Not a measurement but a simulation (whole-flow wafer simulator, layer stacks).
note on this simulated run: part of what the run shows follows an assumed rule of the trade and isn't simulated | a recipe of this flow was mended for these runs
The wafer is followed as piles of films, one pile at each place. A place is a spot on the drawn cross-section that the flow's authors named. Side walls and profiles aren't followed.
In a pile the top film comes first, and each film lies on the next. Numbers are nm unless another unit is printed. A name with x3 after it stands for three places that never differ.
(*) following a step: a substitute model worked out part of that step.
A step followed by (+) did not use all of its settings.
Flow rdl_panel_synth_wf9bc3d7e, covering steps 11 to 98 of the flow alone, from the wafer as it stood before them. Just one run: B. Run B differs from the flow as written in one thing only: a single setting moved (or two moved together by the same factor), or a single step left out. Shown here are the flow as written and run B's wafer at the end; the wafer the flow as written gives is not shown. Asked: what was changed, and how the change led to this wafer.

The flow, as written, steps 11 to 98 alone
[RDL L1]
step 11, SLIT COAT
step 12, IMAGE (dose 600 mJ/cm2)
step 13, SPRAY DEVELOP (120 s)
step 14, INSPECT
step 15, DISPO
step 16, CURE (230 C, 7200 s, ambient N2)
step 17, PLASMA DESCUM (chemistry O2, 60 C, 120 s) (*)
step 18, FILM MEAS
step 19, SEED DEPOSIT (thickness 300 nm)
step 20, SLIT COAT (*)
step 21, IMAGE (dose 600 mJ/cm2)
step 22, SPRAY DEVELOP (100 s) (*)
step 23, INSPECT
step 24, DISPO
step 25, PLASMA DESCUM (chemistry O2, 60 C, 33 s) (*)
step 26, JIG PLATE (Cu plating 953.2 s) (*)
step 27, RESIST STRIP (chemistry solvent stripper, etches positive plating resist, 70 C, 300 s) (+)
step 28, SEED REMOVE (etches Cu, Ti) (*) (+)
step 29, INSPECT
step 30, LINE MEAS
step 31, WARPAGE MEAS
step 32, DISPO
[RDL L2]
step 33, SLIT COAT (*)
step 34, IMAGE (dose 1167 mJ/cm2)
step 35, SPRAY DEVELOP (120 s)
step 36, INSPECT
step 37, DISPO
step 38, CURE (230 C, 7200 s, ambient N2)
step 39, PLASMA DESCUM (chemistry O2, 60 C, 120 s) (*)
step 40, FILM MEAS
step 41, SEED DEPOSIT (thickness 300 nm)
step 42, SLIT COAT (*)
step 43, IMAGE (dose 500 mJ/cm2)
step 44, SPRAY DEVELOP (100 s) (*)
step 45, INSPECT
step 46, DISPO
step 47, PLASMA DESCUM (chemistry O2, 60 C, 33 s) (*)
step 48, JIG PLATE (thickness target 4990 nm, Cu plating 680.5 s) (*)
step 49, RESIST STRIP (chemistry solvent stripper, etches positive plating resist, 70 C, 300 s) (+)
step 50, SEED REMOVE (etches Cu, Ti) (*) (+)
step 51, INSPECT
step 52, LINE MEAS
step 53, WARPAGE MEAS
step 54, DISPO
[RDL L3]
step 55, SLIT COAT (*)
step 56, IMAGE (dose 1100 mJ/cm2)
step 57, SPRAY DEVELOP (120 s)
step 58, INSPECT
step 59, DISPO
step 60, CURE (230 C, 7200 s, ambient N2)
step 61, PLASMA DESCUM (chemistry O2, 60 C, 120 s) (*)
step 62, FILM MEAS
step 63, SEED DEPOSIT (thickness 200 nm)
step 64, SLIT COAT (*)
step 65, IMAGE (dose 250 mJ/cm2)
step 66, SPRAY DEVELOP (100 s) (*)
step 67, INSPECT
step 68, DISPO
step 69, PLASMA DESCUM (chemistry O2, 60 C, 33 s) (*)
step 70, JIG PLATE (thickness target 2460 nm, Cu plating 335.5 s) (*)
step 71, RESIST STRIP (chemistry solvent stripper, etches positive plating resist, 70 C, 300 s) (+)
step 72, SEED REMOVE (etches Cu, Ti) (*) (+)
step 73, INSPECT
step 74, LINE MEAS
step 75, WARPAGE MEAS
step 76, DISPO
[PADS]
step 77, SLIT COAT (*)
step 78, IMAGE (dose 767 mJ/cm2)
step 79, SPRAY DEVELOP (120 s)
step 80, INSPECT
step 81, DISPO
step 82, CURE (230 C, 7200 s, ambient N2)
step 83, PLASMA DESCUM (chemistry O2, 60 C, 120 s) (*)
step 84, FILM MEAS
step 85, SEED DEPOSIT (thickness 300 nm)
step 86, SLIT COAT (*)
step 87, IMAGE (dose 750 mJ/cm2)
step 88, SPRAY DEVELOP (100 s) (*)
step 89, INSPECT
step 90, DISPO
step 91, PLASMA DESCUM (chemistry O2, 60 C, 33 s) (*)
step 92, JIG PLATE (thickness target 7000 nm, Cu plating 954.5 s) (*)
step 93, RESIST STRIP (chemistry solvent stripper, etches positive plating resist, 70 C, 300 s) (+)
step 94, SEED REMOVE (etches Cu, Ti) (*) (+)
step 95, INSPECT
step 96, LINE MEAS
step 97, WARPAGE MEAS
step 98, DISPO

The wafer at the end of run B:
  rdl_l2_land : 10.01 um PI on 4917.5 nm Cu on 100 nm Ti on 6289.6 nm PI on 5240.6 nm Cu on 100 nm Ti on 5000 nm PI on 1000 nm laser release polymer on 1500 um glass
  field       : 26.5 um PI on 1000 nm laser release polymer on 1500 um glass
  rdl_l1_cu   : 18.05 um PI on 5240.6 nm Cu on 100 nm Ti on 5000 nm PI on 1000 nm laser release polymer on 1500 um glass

The reason: step 26, JIG PLATE: Cu plating 724.4 s was run, whereas the flow has Cu plating 953.2 s.

The path from the change to this, step by step:
  step 26, JIG PLATE (Cu plating 953.2 s) (*)
      rdl_l1_cu, rdl_l1_via, rdl_l1_rim, rdl_l2_land, rdl_l2_via: +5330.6 Cu (it would be, as written: +7014.2 Cu)
  step 33, SLIT COAT (*)
      rdl_l1_space: +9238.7 PI (it would be, as written: +10.38 um PI)
      field, rdl_l3_cu, rdl_l3_space and 7 more: +7674.4 PI (it would be, as written: +8062.5 PI)
      (and at 5 other places as well)
  step 42, SLIT COAT (*)
      rdl_l2_cu, rdl_l2_space: +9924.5 ILINE-POS-THICK-GRADE-A (new film) (it would be, as written: +10.13 um ILINE-POS-THICK-GRADE-A (new film))
      rdl_l1_space: +10.29 um ILINE-POS-THICK-GRADE-A (new film) (it would be, as written: +10.52 um ILINE-POS-THICK-GRADE-A (new film))
      (and at 3 other places as well)
  step 44, SPRAY DEVELOP (100 s) (*)
      rdl_l2_cu: -9924.5 ILINE-POS-THICK-GRADE-A (all of it) (it would be, as written: -10.13 um ILINE-POS-THICK-GRADE-A (all of it))
      rdl_l2_land: -7370.3 ILINE-POS-THICK-GRADE-A (all of it) (it would be, as written: -7139.5 ILINE-POS-THICK-GRADE-A (all of it))
      (and at 1 other place as well)
  step 49, RESIST STRIP (chemistry solvent stripper, etches positive plating resist, 70 C, 300 s) (+)
      rdl_l2_space: -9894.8 ILINE-POS-THICK-GRADE-A (all of it) (it would be, as written: -10.1 um ILINE-POS-THICK-GRADE-A (all of it))
      rdl_l1_space: -10.26 um ILINE-POS-THICK-GRADE-A (all of it) (it would be, as written: -10.49 um ILINE-POS-THICK-GRADE-A (all of it))
      (and at 1 other place as well)
  step 55, SLIT COAT (*)
      rdl_l1_space: +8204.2 PI (it would be, as written: +8409.5 PI)
      rdl_l1_via: +8199.8 PI (it would be, as written: +8010.4 PI)
      (and at 4 other places as well)
  step 64, SLIT COAT (*)
      rdl_l1_via: +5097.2 ILINE-POS-THICK-GRADE-A (new film) (it would be, as written: +4989.6 ILINE-POS-THICK-GRADE-A (new film))
      rdl_l2_land: +4254.2 ILINE-POS-THICK-GRADE-A (new film) (it would be, as written: +4157.2 ILINE-POS-THICK-GRADE-A (new film))
      (and at 1 other place as well)
  step 71, RESIST STRIP (chemistry solvent stripper, etches positive plating resist, 70 C, 300 s) (+)
      rdl_l1_via: -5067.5 ILINE-POS-THICK-GRADE-A (all of it) (it would be, as written: -4959.9 ILINE-POS-THICK-GRADE-A (all of it))
      rdl_l2_land: -4224.5 ILINE-POS-THICK-GRADE-A (all of it) (it would be, as written: -4127.5 ILINE-POS-THICK-GRADE-A (all of it))
      (and at 1 other place as well)
  step 86, SLIT COAT (*)
      rdl_l1_cu: +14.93 um ILINE-POS-THICK-GRADE-A (new film) (it would be, as written: +14.96 um ILINE-POS-THICK-GRADE-A (new film))
      rdl_l1_space: +14.98 um ILINE-POS-THICK-GRADE-A (new film) (it would be, as written: +15.05 um ILINE-POS-THICK-GRADE-A (new film))
      (and at 6 other places as well)
  step 93, RESIST STRIP (chemistry solvent stripper, etches positive plating resist, 70 C, 300 s) (+)
      rdl_l1_cu: -14.9 um ILINE-POS-THICK-GRADE-A (all of it) (it would be, as written: -14.93 um ILINE-POS-THICK-GRADE-A (all of it))
      rdl_l1_space: -14.95 um ILINE-POS-THICK-GRADE-A (all of it) (it would be, as written: -15.02 um ILINE-POS-THICK-GRADE-A (all of it))
      (and at 6 other places as well)
